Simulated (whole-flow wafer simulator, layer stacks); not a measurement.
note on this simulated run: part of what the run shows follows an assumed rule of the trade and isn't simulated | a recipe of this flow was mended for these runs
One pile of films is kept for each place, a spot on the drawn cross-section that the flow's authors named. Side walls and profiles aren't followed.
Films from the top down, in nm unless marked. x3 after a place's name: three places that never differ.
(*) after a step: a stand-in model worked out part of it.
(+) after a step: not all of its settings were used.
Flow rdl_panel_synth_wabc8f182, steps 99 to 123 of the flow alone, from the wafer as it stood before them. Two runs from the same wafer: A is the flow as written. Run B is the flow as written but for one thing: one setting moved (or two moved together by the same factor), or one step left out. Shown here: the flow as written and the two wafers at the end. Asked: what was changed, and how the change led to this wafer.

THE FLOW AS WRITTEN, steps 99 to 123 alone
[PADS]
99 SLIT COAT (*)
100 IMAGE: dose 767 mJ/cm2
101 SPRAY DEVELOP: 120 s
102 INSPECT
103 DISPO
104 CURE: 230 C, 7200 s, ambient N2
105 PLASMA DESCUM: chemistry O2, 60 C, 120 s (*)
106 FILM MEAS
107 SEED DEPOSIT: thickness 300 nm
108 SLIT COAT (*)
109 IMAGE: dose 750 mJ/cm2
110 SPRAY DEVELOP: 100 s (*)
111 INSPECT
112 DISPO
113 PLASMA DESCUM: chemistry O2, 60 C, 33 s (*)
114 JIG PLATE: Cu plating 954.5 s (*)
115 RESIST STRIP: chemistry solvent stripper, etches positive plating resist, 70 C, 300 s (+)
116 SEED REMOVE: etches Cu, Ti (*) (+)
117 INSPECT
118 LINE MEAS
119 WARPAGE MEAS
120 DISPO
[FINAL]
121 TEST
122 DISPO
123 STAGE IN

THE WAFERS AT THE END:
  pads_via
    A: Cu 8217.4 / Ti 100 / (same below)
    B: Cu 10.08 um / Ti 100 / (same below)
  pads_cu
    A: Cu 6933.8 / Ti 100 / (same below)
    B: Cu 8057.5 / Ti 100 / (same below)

The cause: step 114, JIG PLATE: Cu plating 1107 s was run, where the flow has Cu plating 954.5 s.

How the change led to this, step by step:
  114 JIG PLATE: Cu plating 954.5 s (*)
      pads_via: A Cu +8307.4 | B Cu +10.17 um
      pads_cu, pads_land: A Cu +7023.8 | B Cu +8147.5
